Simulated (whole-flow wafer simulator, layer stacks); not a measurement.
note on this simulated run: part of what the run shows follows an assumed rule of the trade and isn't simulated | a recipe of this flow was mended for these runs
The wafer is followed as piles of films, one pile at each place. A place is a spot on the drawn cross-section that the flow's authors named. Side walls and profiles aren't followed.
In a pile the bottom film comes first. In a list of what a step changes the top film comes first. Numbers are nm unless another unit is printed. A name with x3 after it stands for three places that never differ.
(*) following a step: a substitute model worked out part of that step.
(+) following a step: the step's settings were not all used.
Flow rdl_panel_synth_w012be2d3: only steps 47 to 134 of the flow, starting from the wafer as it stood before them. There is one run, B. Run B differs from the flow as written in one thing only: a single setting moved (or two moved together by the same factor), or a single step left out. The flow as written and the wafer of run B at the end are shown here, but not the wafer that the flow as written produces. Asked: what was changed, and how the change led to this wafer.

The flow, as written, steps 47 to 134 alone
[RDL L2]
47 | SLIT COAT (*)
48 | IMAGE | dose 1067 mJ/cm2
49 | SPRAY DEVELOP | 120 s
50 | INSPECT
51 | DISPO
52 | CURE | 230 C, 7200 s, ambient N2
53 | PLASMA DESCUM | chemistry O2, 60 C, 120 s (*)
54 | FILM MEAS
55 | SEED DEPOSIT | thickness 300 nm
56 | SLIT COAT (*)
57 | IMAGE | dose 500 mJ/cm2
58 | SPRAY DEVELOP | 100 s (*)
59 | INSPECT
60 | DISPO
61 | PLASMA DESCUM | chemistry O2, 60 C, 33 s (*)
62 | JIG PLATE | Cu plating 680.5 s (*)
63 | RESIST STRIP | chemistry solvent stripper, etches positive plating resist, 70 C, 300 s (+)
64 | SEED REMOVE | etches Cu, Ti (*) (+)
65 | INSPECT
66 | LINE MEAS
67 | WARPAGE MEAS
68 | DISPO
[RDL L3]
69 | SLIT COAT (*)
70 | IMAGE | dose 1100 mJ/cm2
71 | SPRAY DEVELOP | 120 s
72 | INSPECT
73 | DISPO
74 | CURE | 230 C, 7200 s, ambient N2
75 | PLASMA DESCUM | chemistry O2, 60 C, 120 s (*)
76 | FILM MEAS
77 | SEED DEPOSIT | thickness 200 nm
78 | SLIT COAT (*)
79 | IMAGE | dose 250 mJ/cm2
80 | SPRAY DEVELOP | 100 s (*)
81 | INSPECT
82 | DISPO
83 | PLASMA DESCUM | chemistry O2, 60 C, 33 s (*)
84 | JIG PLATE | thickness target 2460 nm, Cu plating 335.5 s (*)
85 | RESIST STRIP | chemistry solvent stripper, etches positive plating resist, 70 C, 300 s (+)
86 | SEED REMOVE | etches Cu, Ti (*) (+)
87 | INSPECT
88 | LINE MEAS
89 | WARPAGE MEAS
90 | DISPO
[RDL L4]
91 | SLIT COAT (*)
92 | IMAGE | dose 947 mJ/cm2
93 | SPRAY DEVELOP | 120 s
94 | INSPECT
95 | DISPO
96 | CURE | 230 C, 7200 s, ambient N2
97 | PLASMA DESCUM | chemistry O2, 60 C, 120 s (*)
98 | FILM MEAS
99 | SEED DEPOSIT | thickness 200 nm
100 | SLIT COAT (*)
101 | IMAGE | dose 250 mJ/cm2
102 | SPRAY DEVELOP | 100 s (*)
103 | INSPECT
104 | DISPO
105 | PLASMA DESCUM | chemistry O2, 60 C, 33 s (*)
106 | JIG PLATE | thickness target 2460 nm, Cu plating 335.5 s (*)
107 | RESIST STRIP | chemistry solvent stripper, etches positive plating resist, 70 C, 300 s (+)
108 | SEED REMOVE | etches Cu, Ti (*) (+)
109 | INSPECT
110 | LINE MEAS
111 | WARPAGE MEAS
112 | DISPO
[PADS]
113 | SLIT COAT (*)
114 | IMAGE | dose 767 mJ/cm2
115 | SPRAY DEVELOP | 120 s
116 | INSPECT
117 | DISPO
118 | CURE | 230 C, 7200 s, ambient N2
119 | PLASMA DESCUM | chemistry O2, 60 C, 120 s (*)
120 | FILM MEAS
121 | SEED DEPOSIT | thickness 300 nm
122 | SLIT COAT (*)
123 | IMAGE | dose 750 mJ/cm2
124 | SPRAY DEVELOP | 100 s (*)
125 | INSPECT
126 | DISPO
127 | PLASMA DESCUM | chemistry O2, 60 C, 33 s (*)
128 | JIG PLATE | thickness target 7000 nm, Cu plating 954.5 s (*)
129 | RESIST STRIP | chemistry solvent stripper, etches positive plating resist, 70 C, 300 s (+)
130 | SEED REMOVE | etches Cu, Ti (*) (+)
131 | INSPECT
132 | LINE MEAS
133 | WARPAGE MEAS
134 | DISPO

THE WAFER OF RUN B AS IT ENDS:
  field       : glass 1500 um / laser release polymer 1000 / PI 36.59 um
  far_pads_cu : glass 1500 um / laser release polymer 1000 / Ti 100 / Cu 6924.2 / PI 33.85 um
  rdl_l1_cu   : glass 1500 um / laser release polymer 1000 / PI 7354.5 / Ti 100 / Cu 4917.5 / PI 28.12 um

What caused this: step 62, JIG PLATE: Cu plating 734.9 s was run, though the flow has Cu plating 680.5 s.

Step by step, how the change led to this:
  62 | JIG PLATE | Cu plating 680.5 s (*)
      rdl_l2_cu, rdl_l2_land, rdl_l2_via, rdl_l2_rim, rdl_l3_land, rdl_l3_via: Cu gains 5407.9 (it would be, as written: Cu gains 5007.5)
  69 | SLIT COAT (*)
      rdl_l3_cu, rdl_l3_space: PI gains 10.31 um (it would be, as written: PI gains 9998.1)
      rdl_l2_space: PI gains 10.63 um (it would be, as written: PI gains 10.31 um)
      (and at 3 other places as well)
  78 | SLIT COAT (*)
      rdl_l2_via: ILINE-POS-THICK-GRADE-A gains 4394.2 (new film) (it would be, as written: ILINE-POS-THICK-GRADE-A gains 4519.3 (new film))
  85 | RESIST STRIP | chemistry solvent stripper, etches positive plating resist, 70 C, 300 s (+)
      rdl_l2_via: ILINE-POS-THICK-GRADE-A loses 4364.5 (all of it) (it would be, as written: ILINE-POS-THICK-GRADE-A loses 4489.6 (all of it))
  91 | SLIT COAT (*)
      rdl_l3_via: PI gains 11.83 um (new film) (it would be, as written: PI gains 11.89 um (new film))
  122 | SLIT COAT (*)
      rdl_l2_cu, rdl_l2_space: ILINE-POS-THICK-GRADE-A gains 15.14 um (new film) (it would be, as written: ILINE-POS-THICK-GRADE-A gains 15.12 um (new film))
      rdl_l2_land: ILINE-POS-THICK-GRADE-A gains 14.86 um (new film) (it would be, as written: ILINE-POS-THICK-GRADE-A gains 14.88 um (new film))
      (and at 2 other places as well)
  129 | RESIST STRIP | chemistry solvent stripper, etches positive plating resist, 70 C, 300 s (+)
      rdl_l2_cu, rdl_l2_space: ILINE-POS-THICK-GRADE-A loses 15.11 um (all of it) (it would be, as written: ILINE-POS-THICK-GRADE-A loses 15.09 um (all of it))
      rdl_l2_land: ILINE-POS-THICK-GRADE-A loses 14.83 um (all of it) (it would be, as written: ILINE-POS-THICK-GRADE-A loses 14.85 um (all of it))
      (and at 3 other places as well)
